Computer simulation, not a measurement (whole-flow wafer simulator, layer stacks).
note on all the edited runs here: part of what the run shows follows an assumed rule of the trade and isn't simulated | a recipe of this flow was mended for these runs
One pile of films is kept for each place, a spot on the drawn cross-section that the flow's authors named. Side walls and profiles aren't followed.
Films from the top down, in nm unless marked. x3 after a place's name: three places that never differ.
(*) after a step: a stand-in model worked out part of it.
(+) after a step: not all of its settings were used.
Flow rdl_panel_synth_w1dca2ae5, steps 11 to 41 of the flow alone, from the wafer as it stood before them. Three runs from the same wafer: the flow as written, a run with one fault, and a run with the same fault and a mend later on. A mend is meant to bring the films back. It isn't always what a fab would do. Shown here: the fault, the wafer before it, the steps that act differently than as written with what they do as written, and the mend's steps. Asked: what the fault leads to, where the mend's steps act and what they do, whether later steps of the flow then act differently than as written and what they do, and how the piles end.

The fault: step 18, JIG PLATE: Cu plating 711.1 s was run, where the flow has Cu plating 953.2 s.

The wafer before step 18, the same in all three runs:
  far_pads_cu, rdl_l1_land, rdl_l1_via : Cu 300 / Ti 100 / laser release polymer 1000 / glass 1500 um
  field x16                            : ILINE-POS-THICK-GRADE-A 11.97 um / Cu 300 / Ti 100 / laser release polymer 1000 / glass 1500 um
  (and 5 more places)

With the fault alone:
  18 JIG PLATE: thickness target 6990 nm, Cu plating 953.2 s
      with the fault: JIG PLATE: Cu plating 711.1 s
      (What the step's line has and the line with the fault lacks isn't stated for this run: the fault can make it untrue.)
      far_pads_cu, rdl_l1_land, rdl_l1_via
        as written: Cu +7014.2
        with the fault: Cu +5232.7
  Later steps of the flow that act differently than as written:
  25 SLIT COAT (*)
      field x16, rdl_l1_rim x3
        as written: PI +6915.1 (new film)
        with the fault: PI +6399.9 (new film)
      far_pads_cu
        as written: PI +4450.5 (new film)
        with the fault: PI +4600.2 (new film)
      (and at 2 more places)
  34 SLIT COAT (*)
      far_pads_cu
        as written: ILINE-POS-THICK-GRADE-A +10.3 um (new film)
        with the fault: ILINE-POS-THICK-GRADE-A +10.59 um (new film)
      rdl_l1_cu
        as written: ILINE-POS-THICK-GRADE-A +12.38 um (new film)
        with the fault: ILINE-POS-THICK-GRADE-A +12.24 um (new film)
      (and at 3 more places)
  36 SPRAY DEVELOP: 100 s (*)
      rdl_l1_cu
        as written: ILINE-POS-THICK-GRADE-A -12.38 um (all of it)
        with the fault: ILINE-POS-THICK-GRADE-A -12.24 um (all of it)
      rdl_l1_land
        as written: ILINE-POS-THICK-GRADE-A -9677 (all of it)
        with the fault: ILINE-POS-THICK-GRADE-A -9989.3 (all of it)
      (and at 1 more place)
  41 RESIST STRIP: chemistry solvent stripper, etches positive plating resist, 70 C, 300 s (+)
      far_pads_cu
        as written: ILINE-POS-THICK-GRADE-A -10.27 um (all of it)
        with the fault: ILINE-POS-THICK-GRADE-A -10.57 um (all of it)
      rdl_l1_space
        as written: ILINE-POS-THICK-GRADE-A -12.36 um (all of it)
        with the fault: ILINE-POS-THICK-GRADE-A -12.22 um (all of it)
  At the end the piles differ from the flow's by more than 2% or 0.5 nm, whichever is larger, at field x16, far_pads_cu, rdl_l1_cu, rdl_l1_space, rdl_l1_land, rdl_l1_via, rdl_l1_rim x3.
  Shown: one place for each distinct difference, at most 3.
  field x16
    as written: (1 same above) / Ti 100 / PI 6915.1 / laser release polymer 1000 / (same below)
    with the fault: (1 same above) / Ti 100 / PI 6399.9 / laser release polymer 1000 / (same below)
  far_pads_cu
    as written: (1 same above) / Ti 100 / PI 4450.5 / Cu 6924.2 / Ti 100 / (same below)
    with the fault: (1 same above) / Ti 100 / PI 4600.2 / Cu 5142.7 / Ti 100 / (same below)
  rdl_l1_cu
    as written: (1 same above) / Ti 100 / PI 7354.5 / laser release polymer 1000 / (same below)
    with the fault: (1 same above) / Ti 100 / PI 6727.5 / laser release polymer 1000 / (same below)

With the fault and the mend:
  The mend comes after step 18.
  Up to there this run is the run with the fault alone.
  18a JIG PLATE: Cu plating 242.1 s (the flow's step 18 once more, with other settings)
      far_pads_cu, rdl_l1_land, rdl_l1_via
        Cu +1781.5
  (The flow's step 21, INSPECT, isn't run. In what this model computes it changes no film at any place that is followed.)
  No later step of the flow acts differently than as written at any place that is followed.
  At the end the piles are the same as the flow's at every place that both follow.
